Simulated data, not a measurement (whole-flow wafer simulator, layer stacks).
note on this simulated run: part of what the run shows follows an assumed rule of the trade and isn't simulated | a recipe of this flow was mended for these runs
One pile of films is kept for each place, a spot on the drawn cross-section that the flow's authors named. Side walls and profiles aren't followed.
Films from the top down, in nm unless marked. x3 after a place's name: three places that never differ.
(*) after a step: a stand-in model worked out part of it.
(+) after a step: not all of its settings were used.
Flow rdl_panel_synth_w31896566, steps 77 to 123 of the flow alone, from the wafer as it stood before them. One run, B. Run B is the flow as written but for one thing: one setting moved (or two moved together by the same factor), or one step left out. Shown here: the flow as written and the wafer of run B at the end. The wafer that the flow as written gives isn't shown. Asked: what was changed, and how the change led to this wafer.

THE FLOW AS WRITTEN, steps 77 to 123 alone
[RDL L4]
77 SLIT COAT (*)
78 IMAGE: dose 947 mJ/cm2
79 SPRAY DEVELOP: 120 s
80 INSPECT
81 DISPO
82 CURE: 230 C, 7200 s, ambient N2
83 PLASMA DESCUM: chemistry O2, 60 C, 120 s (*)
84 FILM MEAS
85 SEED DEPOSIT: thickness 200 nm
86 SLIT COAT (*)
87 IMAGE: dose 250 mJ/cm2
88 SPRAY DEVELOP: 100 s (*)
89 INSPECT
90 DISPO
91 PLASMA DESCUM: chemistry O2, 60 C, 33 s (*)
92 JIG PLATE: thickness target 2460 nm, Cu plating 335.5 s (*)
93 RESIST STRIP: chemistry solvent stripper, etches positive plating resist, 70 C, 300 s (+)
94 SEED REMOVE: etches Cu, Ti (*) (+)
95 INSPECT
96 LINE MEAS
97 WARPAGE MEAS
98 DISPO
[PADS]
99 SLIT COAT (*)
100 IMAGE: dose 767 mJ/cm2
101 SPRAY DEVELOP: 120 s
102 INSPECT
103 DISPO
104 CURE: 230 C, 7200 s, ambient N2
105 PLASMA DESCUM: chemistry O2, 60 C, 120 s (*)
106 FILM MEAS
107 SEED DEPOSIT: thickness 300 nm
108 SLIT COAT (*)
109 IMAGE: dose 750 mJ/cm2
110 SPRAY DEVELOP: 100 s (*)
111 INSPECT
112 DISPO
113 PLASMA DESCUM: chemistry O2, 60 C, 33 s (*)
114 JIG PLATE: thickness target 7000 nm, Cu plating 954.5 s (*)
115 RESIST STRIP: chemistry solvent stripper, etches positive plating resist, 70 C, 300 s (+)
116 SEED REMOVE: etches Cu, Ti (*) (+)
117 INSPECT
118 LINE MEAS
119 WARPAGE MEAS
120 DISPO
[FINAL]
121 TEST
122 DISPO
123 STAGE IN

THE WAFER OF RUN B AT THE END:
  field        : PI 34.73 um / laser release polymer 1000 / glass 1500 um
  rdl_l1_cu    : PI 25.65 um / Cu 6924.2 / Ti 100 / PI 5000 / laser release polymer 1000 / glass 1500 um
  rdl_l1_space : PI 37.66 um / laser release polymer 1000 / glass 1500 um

The cause: step 92, JIG PLATE: Cu plating 234.8 s was run, where the flow has Cu plating 335.5 s.

How the change led to this, step by step:
  92 JIG PLATE: thickness target 2460 nm, Cu plating 335.5 s (*)
      rdl_l4_cu, rdl_l4_land, rdl_l4_via, pads_land, pads_via: Cu +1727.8 (as written it would be: Cu +2468.8)
  99 SLIT COAT (*)
      field: PI +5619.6 (as written it would be: PI +5893.8)
      rdl_l1_cu: PI +5600.8 (as written it would be: PI +5874.7)
      (and at 19 more places)
  108 SLIT COAT (*)
      rdl_l4_cu: ILINE-POS-THICK-GRADE-A +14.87 um (new film) (as written it would be: ILINE-POS-THICK-GRADE-A +15.12 um (new film))
      rdl_l4_space: ILINE-POS-THICK-GRADE-A +14.92 um (new film) (as written it would be: ILINE-POS-THICK-GRADE-A +15.12 um (new film))
      (and at 6 more places)
  110 SPRAY DEVELOP: 100 s (*)
      pads_cu: ILINE-POS-THICK-GRADE-A -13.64 um (all of it) (as written it would be: ILINE-POS-THICK-GRADE-A -13.68 um (all of it))
      pads_land: ILINE-POS-THICK-GRADE-A -13.17 um (all of it) (as written it would be: ILINE-POS-THICK-GRADE-A -13.11 um (all of it))
      (and at 1 more place)
  114 JIG PLATE: thickness target 7000 nm, Cu plating 954.5 s (*)
      pads_via: Au/Ni/Cu +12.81 um (new film) (as written it would be: Au/Ni/Cu +12.72 um (new film))
  115 RESIST STRIP: chemistry solvent stripper, etches positive plating resist, 70 C, 300 s (+)
      rdl_l4_cu: ILINE-POS-THICK-GRADE-A -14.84 um (all of it) (as written it would be: ILINE-POS-THICK-GRADE-A -15.09 um (all of it))
      rdl_l4_space: ILINE-POS-THICK-GRADE-A -14.89 um (all of it) (as written it would be: ILINE-POS-THICK-GRADE-A -15.09 um (all of it))
      (and at 3 more places)
